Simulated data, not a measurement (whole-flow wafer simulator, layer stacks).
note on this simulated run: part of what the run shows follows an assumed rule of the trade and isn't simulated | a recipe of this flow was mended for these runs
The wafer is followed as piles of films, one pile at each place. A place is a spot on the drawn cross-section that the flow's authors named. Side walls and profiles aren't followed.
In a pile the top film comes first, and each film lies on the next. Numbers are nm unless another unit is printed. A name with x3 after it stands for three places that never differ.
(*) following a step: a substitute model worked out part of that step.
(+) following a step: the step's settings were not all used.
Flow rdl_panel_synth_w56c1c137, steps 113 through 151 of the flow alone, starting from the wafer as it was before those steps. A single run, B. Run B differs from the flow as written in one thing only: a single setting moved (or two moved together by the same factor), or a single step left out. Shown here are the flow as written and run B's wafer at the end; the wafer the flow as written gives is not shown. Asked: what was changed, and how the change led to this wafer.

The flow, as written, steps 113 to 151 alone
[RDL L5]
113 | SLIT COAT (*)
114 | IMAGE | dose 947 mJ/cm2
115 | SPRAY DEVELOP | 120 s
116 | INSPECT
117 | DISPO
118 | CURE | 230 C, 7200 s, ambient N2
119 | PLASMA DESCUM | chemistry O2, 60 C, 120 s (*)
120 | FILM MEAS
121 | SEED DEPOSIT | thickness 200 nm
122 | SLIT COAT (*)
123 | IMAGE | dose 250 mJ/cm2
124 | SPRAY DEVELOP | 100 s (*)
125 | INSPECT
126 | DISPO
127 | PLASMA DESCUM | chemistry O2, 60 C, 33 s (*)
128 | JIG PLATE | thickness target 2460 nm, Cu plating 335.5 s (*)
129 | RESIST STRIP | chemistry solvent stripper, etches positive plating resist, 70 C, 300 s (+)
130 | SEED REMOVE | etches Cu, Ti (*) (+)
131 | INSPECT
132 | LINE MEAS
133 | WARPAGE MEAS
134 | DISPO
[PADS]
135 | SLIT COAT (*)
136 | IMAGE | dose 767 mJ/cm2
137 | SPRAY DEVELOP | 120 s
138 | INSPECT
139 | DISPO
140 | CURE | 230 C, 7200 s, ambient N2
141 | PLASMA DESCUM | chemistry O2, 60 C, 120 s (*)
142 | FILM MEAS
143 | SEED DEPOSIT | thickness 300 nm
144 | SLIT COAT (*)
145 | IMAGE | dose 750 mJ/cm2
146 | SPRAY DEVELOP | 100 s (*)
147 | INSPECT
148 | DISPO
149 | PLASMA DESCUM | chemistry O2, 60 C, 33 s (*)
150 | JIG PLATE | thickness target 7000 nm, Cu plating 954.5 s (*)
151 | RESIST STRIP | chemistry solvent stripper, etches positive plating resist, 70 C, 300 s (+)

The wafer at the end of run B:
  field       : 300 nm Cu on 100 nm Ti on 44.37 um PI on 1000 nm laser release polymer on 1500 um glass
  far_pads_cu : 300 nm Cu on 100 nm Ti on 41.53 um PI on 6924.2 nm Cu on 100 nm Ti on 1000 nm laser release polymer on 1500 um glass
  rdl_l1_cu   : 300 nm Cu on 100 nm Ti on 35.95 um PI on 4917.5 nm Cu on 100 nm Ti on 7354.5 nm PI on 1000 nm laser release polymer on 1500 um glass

Cause: step 128, JIG PLATE: Cu plating 263 s was run, while the flow as written has Cu plating 335.5 s.

How this came from the change, step by step:
  128 | JIG PLATE | thickness target 2460 nm, Cu plating 335.5 s (*)
      rdl_l5_cu, rdl_l5_land, rdl_l5_via, pads_land, pads_via: Cu gains 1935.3 (as written it would have been: Cu gains 2468.8)
  135 | SLIT COAT (*)
      field: PI gains 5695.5 (as written it would have been: PI gains 5893.8)
      far_pads_cu: PI gains 5599.8 (as written it would have been: PI gains 5797.1)
      (and at 24 other places as well)
  144 | SLIT COAT (*)
      rdl_l5_cu: ILINE-POS-THICK-GRADE-A gains 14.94 um (new film) (as written it would have been: ILINE-POS-THICK-GRADE-A gains 15.12 um (new film))
      rdl_l5_space: ILINE-POS-THICK-GRADE-A gains 14.97 um (new film) (as written it would have been: ILINE-POS-THICK-GRADE-A gains 15.12 um (new film))
      (and at 6 other places as well)
  146 | SPRAY DEVELOP | 100 s (*)
      pads_cu: ILINE-POS-THICK-GRADE-A loses 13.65 um (all of it) (as written it would have been: ILINE-POS-THICK-GRADE-A loses 13.68 um (all of it))
      pads_land: ILINE-POS-THICK-GRADE-A loses 13.16 um (all of it) (as written it would have been: ILINE-POS-THICK-GRADE-A loses 13.11 um (all of it))
      (and at 1 other place as well)
  150 | JIG PLATE | thickness target 7000 nm, Cu plating 954.5 s (*)
      pads_via: Au/Ni/Cu gains 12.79 um (new film) (as written it would have been: Au/Ni/Cu gains 12.72 um (new film))
  151 | RESIST STRIP | chemistry solvent stripper, etches positive plating resist, 70 C, 300 s (+)
      rdl_l5_cu: ILINE-POS-THICK-GRADE-A loses 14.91 um (all of it) (as written it would have been: ILINE-POS-THICK-GRADE-A loses 15.09 um (all of it))
      rdl_l5_space: ILINE-POS-THICK-GRADE-A loses 14.94 um (all of it) (as written it would have been: ILINE-POS-THICK-GRADE-A loses 15.09 um (all of it))
      (and at 3 other places as well)
